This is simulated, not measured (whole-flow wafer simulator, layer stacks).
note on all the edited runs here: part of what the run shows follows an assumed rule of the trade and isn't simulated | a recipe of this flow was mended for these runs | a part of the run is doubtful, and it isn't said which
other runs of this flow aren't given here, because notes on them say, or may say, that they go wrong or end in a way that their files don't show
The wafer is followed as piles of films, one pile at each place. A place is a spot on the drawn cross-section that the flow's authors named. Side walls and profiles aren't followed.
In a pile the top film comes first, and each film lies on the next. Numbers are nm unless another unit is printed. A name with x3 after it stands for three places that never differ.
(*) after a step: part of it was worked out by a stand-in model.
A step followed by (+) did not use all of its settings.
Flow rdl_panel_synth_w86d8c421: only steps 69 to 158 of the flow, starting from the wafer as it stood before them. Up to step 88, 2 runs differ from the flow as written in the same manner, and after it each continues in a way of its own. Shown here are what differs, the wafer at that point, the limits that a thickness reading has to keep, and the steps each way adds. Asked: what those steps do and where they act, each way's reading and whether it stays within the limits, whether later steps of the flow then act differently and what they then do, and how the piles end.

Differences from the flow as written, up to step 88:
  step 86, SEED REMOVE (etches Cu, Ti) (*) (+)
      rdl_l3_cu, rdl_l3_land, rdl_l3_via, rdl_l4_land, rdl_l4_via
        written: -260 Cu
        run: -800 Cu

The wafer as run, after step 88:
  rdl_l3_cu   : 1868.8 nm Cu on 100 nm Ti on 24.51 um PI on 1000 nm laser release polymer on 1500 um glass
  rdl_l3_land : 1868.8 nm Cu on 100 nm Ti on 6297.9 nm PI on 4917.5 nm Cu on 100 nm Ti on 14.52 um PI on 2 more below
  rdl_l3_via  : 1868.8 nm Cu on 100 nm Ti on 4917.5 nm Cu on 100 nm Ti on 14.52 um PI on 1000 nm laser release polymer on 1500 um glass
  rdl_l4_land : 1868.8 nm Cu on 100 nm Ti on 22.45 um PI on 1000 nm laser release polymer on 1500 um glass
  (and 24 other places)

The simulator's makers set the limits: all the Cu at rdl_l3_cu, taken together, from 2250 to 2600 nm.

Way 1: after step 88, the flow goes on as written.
  Reading after step 88: 1868.8 nm, not within the limits.
  Steps later in the flow that act otherwise than as written (6 more steps, not shown, differ only slightly: by at most 2% or 0.5 nm, whichever is larger):
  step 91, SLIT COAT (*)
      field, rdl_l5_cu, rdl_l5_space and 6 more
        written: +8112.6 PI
        way: +7744.5 PI
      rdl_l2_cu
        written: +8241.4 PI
        way: +7871.1 PI
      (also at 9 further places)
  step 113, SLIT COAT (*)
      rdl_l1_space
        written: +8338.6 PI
        way: +8159.2 PI
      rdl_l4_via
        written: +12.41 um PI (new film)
        way: +12.48 um PI (new film)
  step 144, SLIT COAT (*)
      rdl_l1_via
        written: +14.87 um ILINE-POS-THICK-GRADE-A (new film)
        way: +14.88 um ILINE-POS-THICK-GRADE-A (new film)
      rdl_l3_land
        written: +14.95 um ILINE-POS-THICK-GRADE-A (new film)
        way: +14.96 um ILINE-POS-THICK-GRADE-A (new film)
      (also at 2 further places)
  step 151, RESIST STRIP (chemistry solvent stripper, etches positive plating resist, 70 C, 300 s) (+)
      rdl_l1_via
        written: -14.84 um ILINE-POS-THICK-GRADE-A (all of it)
        way: -14.85 um ILINE-POS-THICK-GRADE-A (all of it)
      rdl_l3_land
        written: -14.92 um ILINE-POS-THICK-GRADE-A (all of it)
        way: -14.93 um ILINE-POS-THICK-GRADE-A (all of it)
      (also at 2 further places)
  At rdl_l3_cu, rdl_l3_land, rdl_l3_via, rdl_l4_land, rdl_l4_via, the piles at the end differ from the flow's by more than 2% or 0.5 nm, whichever is larger.
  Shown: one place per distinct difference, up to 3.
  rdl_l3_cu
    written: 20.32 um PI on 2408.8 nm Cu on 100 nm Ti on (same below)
    way: 20.37 um PI on 1868.8 nm Cu on 100 nm Ti on (same below)
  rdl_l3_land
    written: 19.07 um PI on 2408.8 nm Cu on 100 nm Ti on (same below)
    way: 19.12 um PI on 1868.8 nm Cu on 100 nm Ti on (same below)
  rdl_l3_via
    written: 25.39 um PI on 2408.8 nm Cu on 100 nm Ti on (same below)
    way: 25.43 um PI on 1868.8 nm Cu on 100 nm Ti on (same below)

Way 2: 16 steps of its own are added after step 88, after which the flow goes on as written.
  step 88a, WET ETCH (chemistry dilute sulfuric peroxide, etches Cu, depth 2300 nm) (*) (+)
      rdl_l3_cu, rdl_l3_land, rdl_l3_via, rdl_l4_land, rdl_l4_via
        -1868.8 Cu (all of it)
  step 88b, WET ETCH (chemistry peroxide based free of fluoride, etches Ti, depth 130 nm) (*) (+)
      rdl_l3_cu, rdl_l3_land, rdl_l3_via, rdl_l4_land, rdl_l4_via
        -100 Ti (all of it)
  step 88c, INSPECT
      alters no film at any place that is followed
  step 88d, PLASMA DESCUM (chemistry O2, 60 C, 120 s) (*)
      alters no film at any place that is followed
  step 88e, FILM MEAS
      alters no film at any place that is followed
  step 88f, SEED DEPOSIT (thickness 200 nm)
      field, far_pads_cu, rdl_l1_cu and 25 more
        +200 Cu (new film), +100 Ti (new film)
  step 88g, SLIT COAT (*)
      field, rdl_l4_cu, rdl_l4_space and 10 more
        +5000 ILINE-POS-THICK-GRADE-A (new film)
      rdl_l3_cu, rdl_l3_space
        +4648.1 ILINE-POS-THICK-GRADE-A (new film)
      far_pads_cu
        +4858.1 ILINE-POS-THICK-GRADE-A (new film)
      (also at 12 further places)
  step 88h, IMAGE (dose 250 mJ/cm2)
      alters no film at any place that is followed
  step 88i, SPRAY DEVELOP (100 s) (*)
      rdl_l4_land, rdl_l4_via
        -5000 ILINE-POS-THICK-GRADE-A (all of it)
      rdl_l3_cu
        -4648.1 ILINE-POS-THICK-GRADE-A (all of it)
      rdl_l3_land
        -2919.1 ILINE-POS-THICK-GRADE-A (all of it)
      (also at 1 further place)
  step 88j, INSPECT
      alters no film at any place that is followed
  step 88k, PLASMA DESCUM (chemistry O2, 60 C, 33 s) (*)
      field, far_pads_cu, rdl_l1_cu and 20 more
        -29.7 ILINE-POS-THICK-GRADE-A
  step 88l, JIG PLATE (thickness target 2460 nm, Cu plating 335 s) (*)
      rdl_l3_cu, rdl_l3_land, rdl_l3_via, rdl_l4_land, rdl_l4_via
        +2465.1 Cu
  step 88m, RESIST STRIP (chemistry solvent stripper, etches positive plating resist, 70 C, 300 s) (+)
      field, rdl_l4_cu, rdl_l4_space and 8 more
        -4970.3 ILINE-POS-THICK-GRADE-A (all of it)
      far_pads_cu
        -4828.4 ILINE-POS-THICK-GRADE-A (all of it)
      rdl_l1_cu
        -5036.1 ILINE-POS-THICK-GRADE-A (all of it)
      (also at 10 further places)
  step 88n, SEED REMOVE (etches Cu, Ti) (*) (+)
      field, far_pads_cu, rdl_l1_cu and 20 more
        -200 Cu (all of it), -100 Ti (all of it)
      rdl_l3_cu, rdl_l3_land, rdl_l3_via, rdl_l4_land, rdl_l4_via
        -260 Cu
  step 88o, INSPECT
      alters no film at any place that is followed
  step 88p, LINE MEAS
      alters no film at any place that is followed
  Reading after step 88p: 2405.1 nm, inside the limits.
  Steps later in the flow that act otherwise than as written (7 more steps, not shown, differ only slightly: by at most 2% or 0.5 nm, whichever is larger):
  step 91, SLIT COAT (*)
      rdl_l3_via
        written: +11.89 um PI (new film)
        way: +11.97 um PI (new film)
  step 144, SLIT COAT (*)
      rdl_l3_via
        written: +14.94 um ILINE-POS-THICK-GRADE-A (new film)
        way: +14.93 um ILINE-POS-THICK-GRADE-A (new film)
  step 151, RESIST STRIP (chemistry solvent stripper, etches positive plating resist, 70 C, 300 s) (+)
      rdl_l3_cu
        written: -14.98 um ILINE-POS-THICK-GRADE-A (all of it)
        way: -14.99 um ILINE-POS-THICK-GRADE-A (all of it)
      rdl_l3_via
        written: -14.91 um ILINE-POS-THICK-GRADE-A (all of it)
        way: -14.9 um ILINE-POS-THICK-GRADE-A (all of it)
  When the end is reached, the piles differ only a little from the flow's at the places that both follow, at most by 2% or 0.5 nm, whichever is larger.

Inside the limits: way 2. Outside the limits: way 1.
